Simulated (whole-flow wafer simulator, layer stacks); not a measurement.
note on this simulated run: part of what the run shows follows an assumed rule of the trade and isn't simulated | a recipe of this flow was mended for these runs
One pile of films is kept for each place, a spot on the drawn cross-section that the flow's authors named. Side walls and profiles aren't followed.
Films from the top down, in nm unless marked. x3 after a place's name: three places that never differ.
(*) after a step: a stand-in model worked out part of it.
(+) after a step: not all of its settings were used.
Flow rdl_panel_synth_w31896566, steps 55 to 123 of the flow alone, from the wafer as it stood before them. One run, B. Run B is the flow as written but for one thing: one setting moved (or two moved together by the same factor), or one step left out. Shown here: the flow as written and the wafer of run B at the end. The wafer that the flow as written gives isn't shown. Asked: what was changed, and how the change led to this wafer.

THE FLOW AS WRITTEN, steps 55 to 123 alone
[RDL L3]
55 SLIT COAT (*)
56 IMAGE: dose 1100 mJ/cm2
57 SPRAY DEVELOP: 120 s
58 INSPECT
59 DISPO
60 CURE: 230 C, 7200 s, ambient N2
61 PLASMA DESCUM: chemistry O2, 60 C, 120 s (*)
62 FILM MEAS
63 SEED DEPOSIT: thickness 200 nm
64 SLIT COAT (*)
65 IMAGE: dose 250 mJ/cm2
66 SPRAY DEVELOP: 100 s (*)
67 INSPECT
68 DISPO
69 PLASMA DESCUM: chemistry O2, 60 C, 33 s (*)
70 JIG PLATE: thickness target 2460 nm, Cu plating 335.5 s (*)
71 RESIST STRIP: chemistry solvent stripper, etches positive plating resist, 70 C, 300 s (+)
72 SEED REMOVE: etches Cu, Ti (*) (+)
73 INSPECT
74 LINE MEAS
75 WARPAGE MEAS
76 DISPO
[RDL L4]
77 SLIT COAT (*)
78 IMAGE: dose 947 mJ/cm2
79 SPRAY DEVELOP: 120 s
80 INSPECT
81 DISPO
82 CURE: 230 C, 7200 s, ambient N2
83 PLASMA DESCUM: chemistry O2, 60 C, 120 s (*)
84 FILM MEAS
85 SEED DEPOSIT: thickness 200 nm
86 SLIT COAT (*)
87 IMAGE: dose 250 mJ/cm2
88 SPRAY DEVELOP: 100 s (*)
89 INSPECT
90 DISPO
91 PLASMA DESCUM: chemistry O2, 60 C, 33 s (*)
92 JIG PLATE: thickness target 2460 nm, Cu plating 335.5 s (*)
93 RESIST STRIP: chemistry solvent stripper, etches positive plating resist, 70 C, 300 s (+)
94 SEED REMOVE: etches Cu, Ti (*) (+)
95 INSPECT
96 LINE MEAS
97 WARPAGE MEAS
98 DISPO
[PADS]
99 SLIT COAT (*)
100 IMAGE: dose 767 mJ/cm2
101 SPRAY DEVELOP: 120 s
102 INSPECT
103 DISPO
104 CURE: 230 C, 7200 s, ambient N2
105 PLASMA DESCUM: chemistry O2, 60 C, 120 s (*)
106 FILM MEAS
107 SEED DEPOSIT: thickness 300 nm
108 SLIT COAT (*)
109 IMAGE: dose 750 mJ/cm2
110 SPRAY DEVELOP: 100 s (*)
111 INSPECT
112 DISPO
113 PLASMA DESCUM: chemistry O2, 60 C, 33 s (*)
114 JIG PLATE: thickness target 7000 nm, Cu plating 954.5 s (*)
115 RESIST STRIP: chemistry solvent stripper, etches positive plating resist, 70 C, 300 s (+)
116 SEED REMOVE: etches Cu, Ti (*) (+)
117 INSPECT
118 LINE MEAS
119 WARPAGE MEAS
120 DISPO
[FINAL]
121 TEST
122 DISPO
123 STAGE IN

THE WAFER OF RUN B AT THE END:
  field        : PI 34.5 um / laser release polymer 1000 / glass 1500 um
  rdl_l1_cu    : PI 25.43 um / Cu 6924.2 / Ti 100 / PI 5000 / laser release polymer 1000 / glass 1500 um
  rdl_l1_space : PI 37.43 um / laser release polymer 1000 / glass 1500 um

The cause: step 70, JIG PLATE: Cu plating 234.8 s was run, where the flow has Cu plating 335.5 s.

How the change led to this, step by step:
  70 JIG PLATE: thickness target 2460 nm, Cu plating 335.5 s (*)
      rdl_l3_cu, rdl_l3_land, rdl_l3_via, rdl_l4_land, rdl_l4_via: Cu +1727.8 (as written it would be: Cu +2468.8)
  77 SLIT COAT (*)
      field, pads_cu, pads_space, pads_land, pads_via: PI +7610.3 (as written it would be: PI +8112.6)
      rdl_l1_cu: PI +7479.6 (as written it would be: PI +7979.2)
      (and at 13 more places)
  86 SLIT COAT (*)
      rdl_l3_land: ILINE-POS-THICK-GRADE-A +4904 (new film) (as written it would be: ILINE-POS-THICK-GRADE-A +4693.2 (new film))
      rdl_l3_via: ILINE-POS-THICK-GRADE-A +4910.2 (new film) (as written it would be: ILINE-POS-THICK-GRADE-A +4627.8 (new film))
      (and at 1 more place)
  88 SPRAY DEVELOP: 100 s (*)
      rdl_l4_land: ILINE-POS-THICK-GRADE-A -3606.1 (all of it) (as written it would be: ILINE-POS-THICK-GRADE-A -3532.2 (all of it))
  93 RESIST STRIP: chemistry solvent stripper, etches positive plating resist, 70 C, 300 s (+)
      rdl_l3_land: ILINE-POS-THICK-GRADE-A -4874.3 (all of it) (as written it would be: ILINE-POS-THICK-GRADE-A -4663.5 (all of it))
      rdl_l3_via: ILINE-POS-THICK-GRADE-A -4880.5 (all of it) (as written it would be: ILINE-POS-THICK-GRADE-A -4598.1 (all of it))
  99 SLIT COAT (*)
      rdl_l3_land: PI +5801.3 (as written it would be: PI +5597.9)
      rdl_l3_via: PI +5808.9 (as written it would be: PI +5534.5)
      (and at 1 more place)
  108 SLIT COAT (*)
      rdl_l3_cu: ILINE-POS-THICK-GRADE-A +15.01 um (new film) (as written it would be: ILINE-POS-THICK-GRADE-A +15.04 um (new film))
      rdl_l3_space: ILINE-POS-THICK-GRADE-A +15.01 um (new film) (as written it would be: ILINE-POS-THICK-GRADE-A +15.03 um (new film))
      (and at 7 more places)
  115 RESIST STRIP: chemistry solvent stripper, etches positive plating resist, 70 C, 300 s (+)
      rdl_l1_space: ILINE-POS-THICK-GRADE-A -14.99 um (all of it) (as written it would be: ILINE-POS-THICK-GRADE-A -14.98 um (all of it))
      rdl_l3_cu: ILINE-POS-THICK-GRADE-A -14.98 um (all of it) (as written it would be: ILINE-POS-THICK-GRADE-A -15.01 um (all of it))
      (and at 8 more places)
